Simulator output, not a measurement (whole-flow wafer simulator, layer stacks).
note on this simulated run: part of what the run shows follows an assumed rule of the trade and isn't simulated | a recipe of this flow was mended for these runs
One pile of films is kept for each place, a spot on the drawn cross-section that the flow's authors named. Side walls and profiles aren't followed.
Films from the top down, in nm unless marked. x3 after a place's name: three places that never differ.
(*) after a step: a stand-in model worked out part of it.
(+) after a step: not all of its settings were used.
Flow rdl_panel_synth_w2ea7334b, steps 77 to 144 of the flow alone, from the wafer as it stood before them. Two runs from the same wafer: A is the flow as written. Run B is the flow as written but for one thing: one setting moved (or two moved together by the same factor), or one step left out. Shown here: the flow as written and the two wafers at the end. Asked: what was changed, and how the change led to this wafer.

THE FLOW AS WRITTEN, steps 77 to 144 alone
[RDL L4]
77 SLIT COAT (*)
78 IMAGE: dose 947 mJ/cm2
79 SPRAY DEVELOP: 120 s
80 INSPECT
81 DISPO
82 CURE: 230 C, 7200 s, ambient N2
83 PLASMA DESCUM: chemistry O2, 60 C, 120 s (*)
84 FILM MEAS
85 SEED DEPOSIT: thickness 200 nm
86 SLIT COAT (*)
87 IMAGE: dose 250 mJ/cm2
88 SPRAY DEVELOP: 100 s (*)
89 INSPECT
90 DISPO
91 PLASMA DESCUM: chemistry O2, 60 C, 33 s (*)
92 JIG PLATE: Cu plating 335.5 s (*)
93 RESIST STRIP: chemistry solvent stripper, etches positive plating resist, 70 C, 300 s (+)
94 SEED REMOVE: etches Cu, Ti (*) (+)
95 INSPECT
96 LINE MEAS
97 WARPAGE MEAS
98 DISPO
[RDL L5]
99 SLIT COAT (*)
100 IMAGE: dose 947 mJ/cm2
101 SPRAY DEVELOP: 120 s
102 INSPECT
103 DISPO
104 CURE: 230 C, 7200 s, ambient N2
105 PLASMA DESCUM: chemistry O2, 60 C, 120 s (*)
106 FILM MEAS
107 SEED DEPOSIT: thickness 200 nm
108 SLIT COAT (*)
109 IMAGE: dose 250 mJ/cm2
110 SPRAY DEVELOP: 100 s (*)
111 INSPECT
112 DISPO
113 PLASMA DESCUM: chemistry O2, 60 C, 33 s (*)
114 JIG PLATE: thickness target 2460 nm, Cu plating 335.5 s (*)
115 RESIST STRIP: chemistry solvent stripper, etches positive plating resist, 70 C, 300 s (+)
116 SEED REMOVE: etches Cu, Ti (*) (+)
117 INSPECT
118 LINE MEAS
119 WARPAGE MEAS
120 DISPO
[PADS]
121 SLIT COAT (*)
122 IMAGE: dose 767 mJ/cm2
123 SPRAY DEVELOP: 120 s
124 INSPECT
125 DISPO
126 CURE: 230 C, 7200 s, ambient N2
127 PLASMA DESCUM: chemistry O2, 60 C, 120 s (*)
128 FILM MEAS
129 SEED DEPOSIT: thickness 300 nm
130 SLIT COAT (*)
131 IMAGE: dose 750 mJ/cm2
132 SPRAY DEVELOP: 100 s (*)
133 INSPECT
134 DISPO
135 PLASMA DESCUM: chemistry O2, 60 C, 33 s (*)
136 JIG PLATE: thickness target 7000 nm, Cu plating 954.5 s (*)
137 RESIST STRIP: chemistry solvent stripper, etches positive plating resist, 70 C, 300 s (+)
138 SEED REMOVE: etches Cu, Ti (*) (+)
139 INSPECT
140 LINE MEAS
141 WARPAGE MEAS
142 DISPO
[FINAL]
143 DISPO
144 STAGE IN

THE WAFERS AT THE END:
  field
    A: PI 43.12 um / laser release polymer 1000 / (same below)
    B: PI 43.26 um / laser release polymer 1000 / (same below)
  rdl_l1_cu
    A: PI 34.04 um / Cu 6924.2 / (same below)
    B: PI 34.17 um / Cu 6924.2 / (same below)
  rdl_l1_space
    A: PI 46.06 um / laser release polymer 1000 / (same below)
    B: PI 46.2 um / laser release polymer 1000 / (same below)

The cause: step 92, JIG PLATE: Cu plating 362.3 s was run, where the flow has Cu plating 335.5 s.

How the change led to this, step by step:
  92 JIG PLATE: Cu plating 335.5 s (*)
      rdl_l4_cu, rdl_l4_land, rdl_l4_via, rdl_l5_land, rdl_l5_via: A Cu +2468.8 | B Cu +2666
  99 SLIT COAT (*)
      rdl_l4_space: A PI +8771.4 | B PI +8982.5
      rdl_l4_via: A PI +12.41 um (new film) | B PI +12.52 um (new film)
  121 SLIT COAT (*)
      rdl_l5_via: A PI +10.89 um (new film) | B PI +10.88 um (new film)
  130 SLIT COAT (*)
      rdl_l4_cu, rdl_l4_space: A ILINE-POS-THICK-GRADE-A +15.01 um (new film) | B ILINE-POS-THICK-GRADE-A +15.02 um (new film)
      rdl_l4_land: A ILINE-POS-THICK-GRADE-A +14.95 um (new film) | B ILINE-POS-THICK-GRADE-A +14.93 um (new film)
      (and at 3 more places)
  137 RESIST STRIP: chemistry solvent stripper, etches positive plating resist, 70 C, 300 s (+)
      rdl_l2_cu, rdl_l2_space: A ILINE-POS-THICK-GRADE-A -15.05 um (all of it) | B ILINE-POS-THICK-GRADE-A -15.04 um (all of it)
      rdl_l4_cu, rdl_l4_space: A ILINE-POS-THICK-GRADE-A -14.98 um (all of it) | B ILINE-POS-THICK-GRADE-A -14.99 um (all of it)
      (and at 4 more places)
